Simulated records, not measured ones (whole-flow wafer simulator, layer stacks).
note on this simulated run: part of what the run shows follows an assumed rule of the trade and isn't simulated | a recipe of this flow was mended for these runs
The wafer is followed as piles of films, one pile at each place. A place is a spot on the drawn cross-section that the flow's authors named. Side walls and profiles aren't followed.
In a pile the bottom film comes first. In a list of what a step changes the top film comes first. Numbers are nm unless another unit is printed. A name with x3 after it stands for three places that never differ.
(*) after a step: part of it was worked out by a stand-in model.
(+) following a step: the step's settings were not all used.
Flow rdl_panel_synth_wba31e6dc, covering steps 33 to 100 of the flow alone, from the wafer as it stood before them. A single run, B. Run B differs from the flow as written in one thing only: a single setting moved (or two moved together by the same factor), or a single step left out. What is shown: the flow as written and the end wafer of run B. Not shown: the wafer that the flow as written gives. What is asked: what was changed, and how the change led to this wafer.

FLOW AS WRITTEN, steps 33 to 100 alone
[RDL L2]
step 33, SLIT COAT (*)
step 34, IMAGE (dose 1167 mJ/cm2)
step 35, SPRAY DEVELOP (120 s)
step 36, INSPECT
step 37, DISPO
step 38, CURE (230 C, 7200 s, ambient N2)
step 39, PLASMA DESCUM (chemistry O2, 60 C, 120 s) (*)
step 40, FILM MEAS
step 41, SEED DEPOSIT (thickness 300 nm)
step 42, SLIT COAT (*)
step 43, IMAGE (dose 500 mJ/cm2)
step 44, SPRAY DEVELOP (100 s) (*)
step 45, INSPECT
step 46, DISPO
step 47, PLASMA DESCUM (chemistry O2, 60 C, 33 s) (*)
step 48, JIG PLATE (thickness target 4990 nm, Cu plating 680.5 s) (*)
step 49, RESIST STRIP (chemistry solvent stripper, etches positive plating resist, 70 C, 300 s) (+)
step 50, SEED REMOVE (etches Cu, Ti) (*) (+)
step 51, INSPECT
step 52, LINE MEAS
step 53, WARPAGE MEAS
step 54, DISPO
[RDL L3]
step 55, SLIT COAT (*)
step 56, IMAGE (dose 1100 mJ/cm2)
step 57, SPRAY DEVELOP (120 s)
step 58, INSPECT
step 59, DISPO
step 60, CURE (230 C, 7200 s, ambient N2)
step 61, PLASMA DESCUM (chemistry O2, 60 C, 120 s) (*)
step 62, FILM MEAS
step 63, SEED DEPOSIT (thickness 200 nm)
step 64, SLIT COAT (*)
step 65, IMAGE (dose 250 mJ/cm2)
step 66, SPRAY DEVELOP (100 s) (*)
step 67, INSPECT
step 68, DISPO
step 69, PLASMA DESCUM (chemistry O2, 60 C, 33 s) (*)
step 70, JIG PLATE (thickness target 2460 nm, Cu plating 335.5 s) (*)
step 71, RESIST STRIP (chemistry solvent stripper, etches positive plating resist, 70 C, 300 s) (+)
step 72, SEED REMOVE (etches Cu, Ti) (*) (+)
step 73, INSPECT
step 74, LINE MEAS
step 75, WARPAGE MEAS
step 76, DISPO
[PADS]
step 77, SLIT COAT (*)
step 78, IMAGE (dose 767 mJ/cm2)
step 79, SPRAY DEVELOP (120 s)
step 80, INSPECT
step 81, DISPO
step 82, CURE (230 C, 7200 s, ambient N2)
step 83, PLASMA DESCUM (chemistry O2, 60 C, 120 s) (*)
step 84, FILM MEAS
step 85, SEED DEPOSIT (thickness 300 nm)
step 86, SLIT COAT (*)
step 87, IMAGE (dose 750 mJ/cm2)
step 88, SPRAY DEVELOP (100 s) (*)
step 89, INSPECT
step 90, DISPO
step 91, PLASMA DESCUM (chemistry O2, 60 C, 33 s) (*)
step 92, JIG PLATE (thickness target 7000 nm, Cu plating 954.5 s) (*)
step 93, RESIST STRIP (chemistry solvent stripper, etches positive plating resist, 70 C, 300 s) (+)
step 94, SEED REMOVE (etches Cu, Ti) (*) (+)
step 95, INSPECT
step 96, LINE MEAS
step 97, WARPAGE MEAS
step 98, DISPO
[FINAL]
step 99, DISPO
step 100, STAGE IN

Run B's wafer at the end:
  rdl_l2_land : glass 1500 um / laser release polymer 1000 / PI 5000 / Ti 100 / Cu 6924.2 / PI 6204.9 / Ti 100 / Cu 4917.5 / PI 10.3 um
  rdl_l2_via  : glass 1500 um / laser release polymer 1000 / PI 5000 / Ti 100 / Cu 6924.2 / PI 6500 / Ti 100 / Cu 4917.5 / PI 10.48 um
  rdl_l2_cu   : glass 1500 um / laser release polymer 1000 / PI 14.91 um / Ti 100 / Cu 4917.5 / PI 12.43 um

Cause: step 35, SPRAY DEVELOP: 120 s, was omitted.

The path from the change to this, step by step:
  step 42, SLIT COAT (*)
      rdl_l2_via: +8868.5 ILINE-POS-THICK-GRADE-A (new film) (as written it would have been: +12.5 um ILINE-POS-THICK-GRADE-A (new film))
      rdl_l2_cu, rdl_l2_space: +10.93 um ILINE-POS-THICK-GRADE-A (new film) (as written it would have been: +10.13 um ILINE-POS-THICK-GRADE-A (new film))
      (also at 2 further places)
  step 44, SPRAY DEVELOP (100 s) (*)
      rdl_l2_via: -8868.5 ILINE-POS-THICK-GRADE-A (all of it) (as written it would have been: -12.5 um ILINE-POS-THICK-GRADE-A (all of it))
      rdl_l2_cu: -10.93 um ILINE-POS-THICK-GRADE-A (all of it) (as written it would have been: -10.13 um ILINE-POS-THICK-GRADE-A (all of it))
      (also at 1 further place)
  step 49, RESIST STRIP (chemistry solvent stripper, etches positive plating resist, 70 C, 300 s) (+)
      rdl_l2_space: -10.9 um ILINE-POS-THICK-GRADE-A (all of it) (as written it would have been: -10.1 um ILINE-POS-THICK-GRADE-A (all of it))
      rdl_l1_rim: -9357.3 ILINE-POS-THICK-GRADE-A (all of it) (as written it would have been: -8208.7 ILINE-POS-THICK-GRADE-A (all of it))
  step 55, SLIT COAT (*)
      rdl_l2_via: +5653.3 PI (new film) (as written it would have been: +10.74 um PI (new film))
      rdl_l2_cu: +6171.9 PI (new film) (as written it would have been: +5919.4 PI (new film))
      (also at 3 further places)
  step 64, SLIT COAT (*)
      rdl_l2_cu: +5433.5 ILINE-POS-THICK-GRADE-A (new film) (as written it would have been: +5291.3 ILINE-POS-THICK-GRADE-A (new film))
      rdl_l2_space: +5770.5 ILINE-POS-THICK-GRADE-A (new film) (as written it would have been: +5624.6 ILINE-POS-THICK-GRADE-A (new film))
      (also at 3 further places)
  step 71, RESIST STRIP (chemistry solvent stripper, etches positive plating resist, 70 C, 300 s) (+)
      rdl_l2_cu: -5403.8 ILINE-POS-THICK-GRADE-A (all of it) (as written it would have been: -5261.6 ILINE-POS-THICK-GRADE-A (all of it))
      rdl_l2_space: -5740.8 ILINE-POS-THICK-GRADE-A (all of it) (as written it would have been: -5594.9 ILINE-POS-THICK-GRADE-A (all of it))
      (also at 3 further places)
  step 77, SLIT COAT (*)
      rdl_l2_cu: +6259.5 PI (as written it would have been: +6131.9 PI)
      rdl_l2_land: +5325.8 PI (as written it would have been: +5066.5 PI)
      (also at 1 further place)
  step 86, SLIT COAT (*)
      rdl_l2_cu: +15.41 um ILINE-POS-THICK-GRADE-A (new film) (as written it would have been: +15.31 um ILINE-POS-THICK-GRADE-A (new film))
      rdl_l2_space: +15.43 um ILINE-POS-THICK-GRADE-A (new film) (as written it would have been: +15.33 um ILINE-POS-THICK-GRADE-A (new film))
      (also at 3 further places)
  step 93, RESIST STRIP (chemistry solvent stripper, etches positive plating resist, 70 C, 300 s) (+)
      rdl_l2_cu: -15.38 um ILINE-POS-THICK-GRADE-A (all of it) (as written it would have been: -15.28 um ILINE-POS-THICK-GRADE-A (all of it))
      rdl_l2_space: -15.4 um ILINE-POS-THICK-GRADE-A (all of it) (as written it would have been: -15.3 um ILINE-POS-THICK-GRADE-A (all of it))
      (also at 3 further places)
With metal films that touch counted as one body, rdl_l2_via has 2 bodies (between them, from the top down: PI 6500); the flow as written gives 1 body.
